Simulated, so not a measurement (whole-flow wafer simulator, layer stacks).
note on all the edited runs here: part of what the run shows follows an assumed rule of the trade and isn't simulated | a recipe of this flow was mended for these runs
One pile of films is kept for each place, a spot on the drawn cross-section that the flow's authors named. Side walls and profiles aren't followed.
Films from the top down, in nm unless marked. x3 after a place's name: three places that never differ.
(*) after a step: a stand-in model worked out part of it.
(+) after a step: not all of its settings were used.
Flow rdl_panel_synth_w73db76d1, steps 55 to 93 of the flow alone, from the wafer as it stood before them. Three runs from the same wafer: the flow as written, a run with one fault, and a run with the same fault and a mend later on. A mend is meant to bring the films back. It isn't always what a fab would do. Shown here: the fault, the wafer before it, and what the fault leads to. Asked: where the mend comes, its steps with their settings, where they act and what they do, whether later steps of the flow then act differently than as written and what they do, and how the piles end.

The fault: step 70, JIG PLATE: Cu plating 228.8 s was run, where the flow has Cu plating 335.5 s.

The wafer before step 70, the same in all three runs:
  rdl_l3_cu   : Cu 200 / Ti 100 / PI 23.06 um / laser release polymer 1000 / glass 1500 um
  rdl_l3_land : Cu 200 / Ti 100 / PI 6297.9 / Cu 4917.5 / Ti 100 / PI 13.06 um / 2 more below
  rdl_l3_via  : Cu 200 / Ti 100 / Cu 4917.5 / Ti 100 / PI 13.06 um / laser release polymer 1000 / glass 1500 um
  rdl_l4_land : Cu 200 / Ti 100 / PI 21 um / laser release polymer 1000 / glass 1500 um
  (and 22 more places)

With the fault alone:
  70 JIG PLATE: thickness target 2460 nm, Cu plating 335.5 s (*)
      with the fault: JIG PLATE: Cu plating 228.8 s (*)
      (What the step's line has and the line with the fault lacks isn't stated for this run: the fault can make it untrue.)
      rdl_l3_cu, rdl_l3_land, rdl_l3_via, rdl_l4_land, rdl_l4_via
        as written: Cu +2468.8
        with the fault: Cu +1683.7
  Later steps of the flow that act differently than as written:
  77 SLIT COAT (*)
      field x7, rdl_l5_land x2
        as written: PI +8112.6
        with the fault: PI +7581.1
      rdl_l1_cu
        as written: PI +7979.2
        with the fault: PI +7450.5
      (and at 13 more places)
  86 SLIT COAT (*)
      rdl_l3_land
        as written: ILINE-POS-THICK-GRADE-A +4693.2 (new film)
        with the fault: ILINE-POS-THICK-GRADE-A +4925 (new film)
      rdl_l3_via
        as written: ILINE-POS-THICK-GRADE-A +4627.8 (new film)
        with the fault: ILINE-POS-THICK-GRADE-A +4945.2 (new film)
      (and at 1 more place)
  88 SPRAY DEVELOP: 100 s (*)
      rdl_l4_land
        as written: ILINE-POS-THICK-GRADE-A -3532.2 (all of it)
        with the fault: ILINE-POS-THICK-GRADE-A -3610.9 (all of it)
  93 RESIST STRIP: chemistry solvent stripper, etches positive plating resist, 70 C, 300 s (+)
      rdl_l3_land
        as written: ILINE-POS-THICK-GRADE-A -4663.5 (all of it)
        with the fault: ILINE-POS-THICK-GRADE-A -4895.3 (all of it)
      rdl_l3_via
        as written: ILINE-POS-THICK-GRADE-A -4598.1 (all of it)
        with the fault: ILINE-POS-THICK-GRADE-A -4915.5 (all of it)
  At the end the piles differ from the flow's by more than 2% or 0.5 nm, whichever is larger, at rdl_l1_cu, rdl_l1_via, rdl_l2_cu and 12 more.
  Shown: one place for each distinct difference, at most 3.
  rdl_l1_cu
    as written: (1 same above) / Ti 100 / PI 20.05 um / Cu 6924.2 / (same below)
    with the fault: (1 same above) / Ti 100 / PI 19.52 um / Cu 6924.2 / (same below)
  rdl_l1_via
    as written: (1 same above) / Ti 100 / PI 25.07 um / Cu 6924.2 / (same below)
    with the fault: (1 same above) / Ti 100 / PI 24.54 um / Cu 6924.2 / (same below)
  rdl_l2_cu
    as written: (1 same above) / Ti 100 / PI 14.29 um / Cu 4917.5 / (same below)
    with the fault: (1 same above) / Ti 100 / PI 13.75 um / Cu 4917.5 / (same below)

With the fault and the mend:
  The mend comes after step 70.
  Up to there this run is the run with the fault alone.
  70a JIG PLATE: Cu plating 106.7 s (*) (the flow's step 70 once more, with other settings)
      rdl_l3_cu, rdl_l3_land, rdl_l3_via, rdl_l4_land, rdl_l4_via
        Cu +785.2
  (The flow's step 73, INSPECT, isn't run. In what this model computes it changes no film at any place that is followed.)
  No later step of the flow acts differently than as written at any place that is followed.
  At the end the piles are the same as the flow's at every place that both follow.
